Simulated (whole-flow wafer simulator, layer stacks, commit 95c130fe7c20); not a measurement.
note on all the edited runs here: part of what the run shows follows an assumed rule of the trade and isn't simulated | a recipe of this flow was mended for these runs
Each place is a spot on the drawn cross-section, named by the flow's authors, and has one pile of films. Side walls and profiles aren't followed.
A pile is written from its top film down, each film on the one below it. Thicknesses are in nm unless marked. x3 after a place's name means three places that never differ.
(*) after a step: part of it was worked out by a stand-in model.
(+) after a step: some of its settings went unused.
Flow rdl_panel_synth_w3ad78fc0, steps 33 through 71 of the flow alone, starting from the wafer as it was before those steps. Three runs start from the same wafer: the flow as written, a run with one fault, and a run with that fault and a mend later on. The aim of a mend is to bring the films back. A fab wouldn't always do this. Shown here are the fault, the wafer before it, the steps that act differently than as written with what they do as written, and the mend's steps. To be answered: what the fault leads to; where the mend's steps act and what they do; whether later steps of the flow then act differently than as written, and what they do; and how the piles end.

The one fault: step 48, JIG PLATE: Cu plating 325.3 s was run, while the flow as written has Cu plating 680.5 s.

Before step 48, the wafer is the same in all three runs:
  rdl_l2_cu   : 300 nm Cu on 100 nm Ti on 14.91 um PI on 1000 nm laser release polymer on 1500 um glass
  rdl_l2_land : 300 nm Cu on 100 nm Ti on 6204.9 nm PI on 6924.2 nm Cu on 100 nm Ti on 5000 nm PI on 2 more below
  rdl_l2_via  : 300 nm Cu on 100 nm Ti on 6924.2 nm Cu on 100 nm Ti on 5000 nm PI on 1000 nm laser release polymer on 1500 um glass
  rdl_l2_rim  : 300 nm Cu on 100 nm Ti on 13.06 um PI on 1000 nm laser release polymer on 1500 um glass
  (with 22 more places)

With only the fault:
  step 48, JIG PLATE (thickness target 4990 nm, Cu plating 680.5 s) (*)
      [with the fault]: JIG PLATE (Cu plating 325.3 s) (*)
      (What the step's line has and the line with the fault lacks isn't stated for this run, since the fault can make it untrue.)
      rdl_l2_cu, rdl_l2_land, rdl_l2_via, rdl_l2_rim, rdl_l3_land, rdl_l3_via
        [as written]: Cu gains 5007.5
        [with the fault]: Cu gains 2393.8
  Steps further on in the flow that do not act as written:
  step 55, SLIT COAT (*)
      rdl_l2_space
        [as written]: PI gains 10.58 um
        [with the fault]: PI gains 8493.5
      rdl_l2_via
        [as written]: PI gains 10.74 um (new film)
        [with the fault]: PI gains 9457.5 (new film)
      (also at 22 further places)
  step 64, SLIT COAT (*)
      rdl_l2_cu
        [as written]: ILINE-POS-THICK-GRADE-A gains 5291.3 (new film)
        [with the fault]: ILINE-POS-THICK-GRADE-A gains 5121.6 (new film)
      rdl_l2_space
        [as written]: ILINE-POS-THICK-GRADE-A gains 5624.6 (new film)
        [with the fault]: ILINE-POS-THICK-GRADE-A gains 5292.5 (new film)
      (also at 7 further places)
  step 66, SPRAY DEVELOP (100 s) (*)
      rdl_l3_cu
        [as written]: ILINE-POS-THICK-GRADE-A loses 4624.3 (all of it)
        [with the fault]: ILINE-POS-THICK-GRADE-A loses 4434.9 (all of it)
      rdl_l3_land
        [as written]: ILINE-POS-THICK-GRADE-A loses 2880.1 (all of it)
        [with the fault]: ILINE-POS-THICK-GRADE-A loses 3062.2 (all of it)
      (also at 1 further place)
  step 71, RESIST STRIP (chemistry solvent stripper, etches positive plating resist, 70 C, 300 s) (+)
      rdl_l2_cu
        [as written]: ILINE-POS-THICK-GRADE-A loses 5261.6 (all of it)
        [with the fault]: ILINE-POS-THICK-GRADE-A loses 5091.9 (all of it)
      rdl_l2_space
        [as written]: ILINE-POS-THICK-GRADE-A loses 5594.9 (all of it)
        [with the fault]: ILINE-POS-THICK-GRADE-A loses 5262.8 (all of it)
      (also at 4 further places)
  By the end, the piles at field x11, rdl_l1_cu, rdl_l1_space and 13 more depart from the flow's by more than 2% or 0.5 nm, whichever is larger.
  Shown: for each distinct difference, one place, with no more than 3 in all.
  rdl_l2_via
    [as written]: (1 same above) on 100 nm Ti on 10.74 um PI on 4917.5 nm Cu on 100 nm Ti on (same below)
    [with the fault]: (1 same above) on 100 nm Ti on 9457.5 nm PI on 2303.8 nm Cu on 100 nm Ti on (same below)
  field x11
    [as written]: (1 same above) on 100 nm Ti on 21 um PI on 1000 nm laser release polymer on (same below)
    [with the fault]: (1 same above) on 100 nm Ti on 20.21 um PI on 1000 nm laser release polymer on (same below)
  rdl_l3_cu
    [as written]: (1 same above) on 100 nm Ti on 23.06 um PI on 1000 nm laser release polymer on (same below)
    [with the fault]: (1 same above) on 100 nm Ti on 21.15 um PI on 1000 nm laser release polymer on (same below)

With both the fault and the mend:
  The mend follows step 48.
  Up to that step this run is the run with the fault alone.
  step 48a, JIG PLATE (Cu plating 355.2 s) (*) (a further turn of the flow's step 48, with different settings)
      rdl_l2_cu, rdl_l2_land, rdl_l2_via, rdl_l2_rim, rdl_l3_land, rdl_l3_via
        Cu gains 2613.8
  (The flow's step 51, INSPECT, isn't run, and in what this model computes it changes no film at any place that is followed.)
  Every later step of the flow that is run acts as written at every place that is followed.
  By the end, the piles equal the flow's at every place that both follow.
